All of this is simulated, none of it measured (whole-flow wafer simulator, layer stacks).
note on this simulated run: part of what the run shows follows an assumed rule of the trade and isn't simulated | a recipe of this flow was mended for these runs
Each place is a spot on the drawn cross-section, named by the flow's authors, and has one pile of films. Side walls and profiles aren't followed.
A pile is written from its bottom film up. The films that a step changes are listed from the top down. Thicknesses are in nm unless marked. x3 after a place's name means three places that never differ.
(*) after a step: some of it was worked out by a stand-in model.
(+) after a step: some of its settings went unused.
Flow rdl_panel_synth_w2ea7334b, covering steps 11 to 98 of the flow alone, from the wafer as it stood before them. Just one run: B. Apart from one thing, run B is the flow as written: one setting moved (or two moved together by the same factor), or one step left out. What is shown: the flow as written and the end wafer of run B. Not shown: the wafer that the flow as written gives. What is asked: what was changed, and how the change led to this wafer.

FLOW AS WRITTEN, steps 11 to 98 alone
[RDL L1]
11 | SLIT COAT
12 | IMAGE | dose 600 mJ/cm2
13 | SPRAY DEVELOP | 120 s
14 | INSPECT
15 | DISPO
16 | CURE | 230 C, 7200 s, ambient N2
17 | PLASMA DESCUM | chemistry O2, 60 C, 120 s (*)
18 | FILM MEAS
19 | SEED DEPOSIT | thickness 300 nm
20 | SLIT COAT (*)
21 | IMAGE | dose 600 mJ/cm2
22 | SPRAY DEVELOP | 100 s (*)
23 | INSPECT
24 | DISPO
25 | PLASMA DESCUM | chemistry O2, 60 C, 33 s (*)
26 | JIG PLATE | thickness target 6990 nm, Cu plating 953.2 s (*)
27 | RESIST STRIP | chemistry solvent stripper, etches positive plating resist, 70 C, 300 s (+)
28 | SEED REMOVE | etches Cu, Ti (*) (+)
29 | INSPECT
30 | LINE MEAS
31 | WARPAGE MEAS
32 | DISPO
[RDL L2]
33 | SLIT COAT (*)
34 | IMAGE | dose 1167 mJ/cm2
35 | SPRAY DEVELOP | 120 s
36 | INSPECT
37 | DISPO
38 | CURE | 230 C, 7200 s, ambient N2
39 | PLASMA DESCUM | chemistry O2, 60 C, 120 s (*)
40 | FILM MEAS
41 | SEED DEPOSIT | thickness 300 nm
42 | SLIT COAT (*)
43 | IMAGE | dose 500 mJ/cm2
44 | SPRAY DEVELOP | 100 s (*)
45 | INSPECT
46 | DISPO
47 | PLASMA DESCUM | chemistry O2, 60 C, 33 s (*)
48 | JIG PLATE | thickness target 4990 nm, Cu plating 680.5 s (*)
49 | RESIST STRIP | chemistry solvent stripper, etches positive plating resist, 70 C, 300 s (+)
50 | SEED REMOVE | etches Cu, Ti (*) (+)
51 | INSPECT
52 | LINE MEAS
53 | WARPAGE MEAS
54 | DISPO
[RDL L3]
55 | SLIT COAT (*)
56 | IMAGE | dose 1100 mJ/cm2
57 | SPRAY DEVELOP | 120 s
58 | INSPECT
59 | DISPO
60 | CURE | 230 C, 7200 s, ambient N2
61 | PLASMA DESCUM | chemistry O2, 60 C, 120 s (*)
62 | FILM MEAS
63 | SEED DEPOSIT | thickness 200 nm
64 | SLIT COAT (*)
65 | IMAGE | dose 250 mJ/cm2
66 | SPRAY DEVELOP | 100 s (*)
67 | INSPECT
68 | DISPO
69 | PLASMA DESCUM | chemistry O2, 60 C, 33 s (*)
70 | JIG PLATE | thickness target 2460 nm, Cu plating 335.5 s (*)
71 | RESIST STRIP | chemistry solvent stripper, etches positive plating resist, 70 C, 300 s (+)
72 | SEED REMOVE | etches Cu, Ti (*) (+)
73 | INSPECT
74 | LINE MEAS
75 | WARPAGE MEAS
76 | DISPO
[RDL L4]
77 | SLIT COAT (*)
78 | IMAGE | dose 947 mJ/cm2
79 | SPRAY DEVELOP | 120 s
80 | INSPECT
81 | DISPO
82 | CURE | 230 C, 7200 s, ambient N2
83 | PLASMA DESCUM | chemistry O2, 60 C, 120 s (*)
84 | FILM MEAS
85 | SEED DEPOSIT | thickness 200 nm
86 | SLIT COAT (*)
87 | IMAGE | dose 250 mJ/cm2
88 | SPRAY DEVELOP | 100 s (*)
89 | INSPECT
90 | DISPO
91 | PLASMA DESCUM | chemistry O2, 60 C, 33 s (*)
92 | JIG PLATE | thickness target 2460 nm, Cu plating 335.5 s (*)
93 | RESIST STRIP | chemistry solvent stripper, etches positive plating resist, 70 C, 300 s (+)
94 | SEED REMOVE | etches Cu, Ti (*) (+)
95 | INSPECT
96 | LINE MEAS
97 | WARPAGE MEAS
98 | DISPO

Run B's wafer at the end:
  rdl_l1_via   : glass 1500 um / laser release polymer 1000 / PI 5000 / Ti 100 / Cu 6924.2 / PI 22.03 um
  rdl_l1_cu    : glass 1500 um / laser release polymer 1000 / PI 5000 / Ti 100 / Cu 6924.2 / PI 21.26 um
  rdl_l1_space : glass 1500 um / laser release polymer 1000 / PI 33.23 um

The reason: step 13, SPRAY DEVELOP: 120 s, was not run.

How this came from the change, step by step:
  20 | SLIT COAT (*)
      rdl_l1_cu: ILINE-POS-THICK-GRADE-A gains 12 um (new film) (it would be, as written: ILINE-POS-THICK-GRADE-A gains 10.42 um (new film))
      rdl_l1_space: ILINE-POS-THICK-GRADE-A gains 12 um (new film) (it would be, as written: ILINE-POS-THICK-GRADE-A gains 10.94 um (new film))
      (as well as at 1 more place)
  22 | SPRAY DEVELOP | 100 s (*)
      rdl_l1_cu: ILINE-POS-THICK-GRADE-A loses 12 um (all of it) (it would be, as written: ILINE-POS-THICK-GRADE-A loses 10.42 um (all of it))
      rdl_l1_via: ILINE-POS-THICK-GRADE-A loses 12 um (all of it) (it would be, as written: ILINE-POS-THICK-GRADE-A loses 13.83 um (all of it))
  27 | RESIST STRIP | chemistry solvent stripper, etches positive plating resist, 70 C, 300 s (+)
      rdl_l1_space: ILINE-POS-THICK-GRADE-A loses 11.97 um (all of it) (it would be, as written: ILINE-POS-THICK-GRADE-A loses 10.91 um (all of it))
  33 | SLIT COAT (*)
      rdl_l1_cu: PI gains 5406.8 (new film) (it would be, as written: PI gains 4815.5 (new film))
      rdl_l1_space: PI gains 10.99 um (it would be, as written: PI gains 10.38 um)
      (as well as at 1 more place)
  42 | SLIT COAT (*)
      rdl_l1_via: ILINE-POS-THICK-GRADE-A gains 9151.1 (new film) (it would be, as written: ILINE-POS-THICK-GRADE-A gains 10.08 um (new film))
      rdl_l1_cu: ILINE-POS-THICK-GRADE-A gains 9750.6 (new film) (it would be, as written: ILINE-POS-THICK-GRADE-A gains 9269.6 (new film))
      (as well as at 1 more place)
  49 | RESIST STRIP | chemistry solvent stripper, etches positive plating resist, 70 C, 300 s (+)
      rdl_l1_via: ILINE-POS-THICK-GRADE-A loses 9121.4 (all of it) (it would be, as written: ILINE-POS-THICK-GRADE-A loses 10.05 um (all of it))
      rdl_l1_cu: ILINE-POS-THICK-GRADE-A loses 9720.9 (all of it) (it would be, as written: ILINE-POS-THICK-GRADE-A loses 9239.9 (all of it))
      (as well as at 1 more place)
  55 | SLIT COAT (*)
      rdl_l1_cu: PI gains 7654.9 (it would be, as written: PI gains 7258.6)
      rdl_l1_space: PI gains 8803.7 (it would be, as written: PI gains 8409.5)
      (as well as at 1 more place)
  64 | SLIT COAT (*)
      rdl_l1_cu: ILINE-POS-THICK-GRADE-A gains 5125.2 (new film) (it would be, as written: ILINE-POS-THICK-GRADE-A gains 4881.9 (new film))
      rdl_l1_space: ILINE-POS-THICK-GRADE-A gains 5345.3 (new film) (it would be, as written: ILINE-POS-THICK-GRADE-A gains 5109.9 (new film))
      (as well as at 1 more place)
  71 | RESIST STRIP | chemistry solvent stripper, etches positive plating resist, 70 C, 300 s (+)
      rdl_l1_cu: ILINE-POS-THICK-GRADE-A loses 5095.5 (all of it) (it would be, as written: ILINE-POS-THICK-GRADE-A loses 4852.2 (all of it))
      rdl_l1_space: ILINE-POS-THICK-GRADE-A loses 5315.6 (all of it) (it would be, as written: ILINE-POS-THICK-GRADE-A loses 5080.2 (all of it))
      (as well as at 1 more place)
  77 | SLIT COAT (*)
      rdl_l1_cu: PI gains 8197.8 (it would be, as written: PI gains 7979.2)
      rdl_l1_space: PI gains 8435.5 (it would be, as written: PI gains 8225.4)
      (as well as at 1 more place)
  86 | SLIT COAT (*)
      rdl_l1_cu: ILINE-POS-THICK-GRADE-A gains 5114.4 (new film) (it would be, as written: ILINE-POS-THICK-GRADE-A gains 4982.5 (new film))
      rdl_l1_space: ILINE-POS-THICK-GRADE-A gains 5155.1 (new film) (it would be, as written: ILINE-POS-THICK-GRADE-A gains 5029.9 (new film))
      (as well as at 1 more place)
  93 | RESIST STRIP | chemistry solvent stripper, etches positive plating resist, 70 C, 300 s (+)
      rdl_l1_cu: ILINE-POS-THICK-GRADE-A loses 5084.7 (all of it) (it would be, as written: ILINE-POS-THICK-GRADE-A loses 4952.8 (all of it))
      rdl_l1_space: ILINE-POS-THICK-GRADE-A loses 5125.4 (all of it) (it would be, as written: ILINE-POS-THICK-GRADE-A loses 5000.2 (all of it))
      (as well as at 1 more place)
